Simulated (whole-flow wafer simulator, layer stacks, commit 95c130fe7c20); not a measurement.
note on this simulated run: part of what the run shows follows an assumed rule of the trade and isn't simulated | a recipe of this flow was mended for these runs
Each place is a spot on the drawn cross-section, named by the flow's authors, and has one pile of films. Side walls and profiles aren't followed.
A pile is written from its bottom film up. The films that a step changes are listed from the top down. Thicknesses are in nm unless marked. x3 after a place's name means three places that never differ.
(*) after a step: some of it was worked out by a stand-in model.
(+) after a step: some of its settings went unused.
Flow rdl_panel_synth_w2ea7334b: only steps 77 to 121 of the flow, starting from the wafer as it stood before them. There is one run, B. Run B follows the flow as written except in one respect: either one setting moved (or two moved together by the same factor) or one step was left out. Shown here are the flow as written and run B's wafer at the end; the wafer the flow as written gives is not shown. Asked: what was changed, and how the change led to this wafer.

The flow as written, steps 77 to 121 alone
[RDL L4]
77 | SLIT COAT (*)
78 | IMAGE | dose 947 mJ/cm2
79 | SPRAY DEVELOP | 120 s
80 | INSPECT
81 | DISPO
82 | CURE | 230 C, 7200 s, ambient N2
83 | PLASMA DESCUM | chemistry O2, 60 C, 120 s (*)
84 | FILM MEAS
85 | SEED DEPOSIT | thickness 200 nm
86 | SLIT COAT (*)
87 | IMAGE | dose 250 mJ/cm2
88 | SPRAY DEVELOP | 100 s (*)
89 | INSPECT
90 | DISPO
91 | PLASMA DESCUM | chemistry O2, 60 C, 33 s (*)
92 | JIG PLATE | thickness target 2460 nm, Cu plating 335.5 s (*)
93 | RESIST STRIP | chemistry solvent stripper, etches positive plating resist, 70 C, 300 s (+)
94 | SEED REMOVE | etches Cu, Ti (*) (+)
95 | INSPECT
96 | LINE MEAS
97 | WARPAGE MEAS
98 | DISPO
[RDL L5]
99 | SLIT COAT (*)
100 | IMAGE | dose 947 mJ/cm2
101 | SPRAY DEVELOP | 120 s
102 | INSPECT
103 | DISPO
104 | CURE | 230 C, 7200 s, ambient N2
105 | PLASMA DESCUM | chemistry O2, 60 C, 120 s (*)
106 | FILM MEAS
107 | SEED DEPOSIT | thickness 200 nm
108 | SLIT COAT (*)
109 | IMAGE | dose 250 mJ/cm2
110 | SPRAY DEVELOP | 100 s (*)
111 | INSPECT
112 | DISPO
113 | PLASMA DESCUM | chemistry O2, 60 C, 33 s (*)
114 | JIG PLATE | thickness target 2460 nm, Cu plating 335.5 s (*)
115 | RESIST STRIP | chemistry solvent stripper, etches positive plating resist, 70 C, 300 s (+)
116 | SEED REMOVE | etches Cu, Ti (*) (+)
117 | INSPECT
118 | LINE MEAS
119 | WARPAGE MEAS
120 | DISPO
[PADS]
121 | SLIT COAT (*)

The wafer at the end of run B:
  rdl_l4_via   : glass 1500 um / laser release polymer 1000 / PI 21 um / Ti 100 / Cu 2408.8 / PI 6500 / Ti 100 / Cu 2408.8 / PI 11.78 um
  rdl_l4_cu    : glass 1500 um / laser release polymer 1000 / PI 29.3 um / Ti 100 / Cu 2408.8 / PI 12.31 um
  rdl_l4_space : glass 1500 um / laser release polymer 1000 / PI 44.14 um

The reason: step 79, SPRAY DEVELOP: 120 s, was skipped.

The path from the change to this, step by step:
  86 | SLIT COAT (*)
      rdl_l4_cu: +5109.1 ILINE-POS-THICK-GRADE-A (new film) (in the flow as written it would be: +4752.5 ILINE-POS-THICK-GRADE-A (new film))
      rdl_l4_space: +5027.3 ILINE-POS-THICK-GRADE-A (new film) (in the flow as written it would be: +4439.2 ILINE-POS-THICK-GRADE-A (new film))
      (and at 2 other places as well)
  88 | SPRAY DEVELOP | 100 s (*)
      rdl_l4_cu: -5109.1 ILINE-POS-THICK-GRADE-A (all of it) (in the flow as written it would be: -4752.5 ILINE-POS-THICK-GRADE-A (all of it))
      rdl_l4_land: -4703.7 ILINE-POS-THICK-GRADE-A (all of it) (in the flow as written it would be: -3532.2 ILINE-POS-THICK-GRADE-A (all of it))
      (and at 1 other place as well)
  93 | RESIST STRIP | chemistry solvent stripper, etches positive plating resist, 70 C, 300 s (+)
      rdl_l4_space: -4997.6 ILINE-POS-THICK-GRADE-A (all of it) (in the flow as written it would be: -4409.5 ILINE-POS-THICK-GRADE-A (all of it))
  99 | SLIT COAT (*)
      rdl_l4_via: +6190 PI (new film) (in the flow as written it would be: +12.41 um PI (new film))
      rdl_l4_land: +6087.7 PI (new film) (in the flow as written it would be: +5938.3 PI (new film))
  108 | SLIT COAT (*)
      rdl_l4_via: +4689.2 ILINE-POS-THICK-GRADE-A (new film) (in the flow as written it would be: +4830.6 ILINE-POS-THICK-GRADE-A (new film))
  115 | RESIST STRIP | chemistry solvent stripper, etches positive plating resist, 70 C, 300 s (+)
      rdl_l4_via: -4659.5 ILINE-POS-THICK-GRADE-A (all of it) (in the flow as written it would be: -4800.9 ILINE-POS-THICK-GRADE-A (all of it))
  121 | SLIT COAT (*)
      rdl_l4_via: +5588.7 PI (in the flow as written it would be: +5728.5 PI)
With metal films that touch counted as one body, rdl_l4_via has 2 bodies (between them, from the top down: PI 6500); the flow as written gives 1 body.
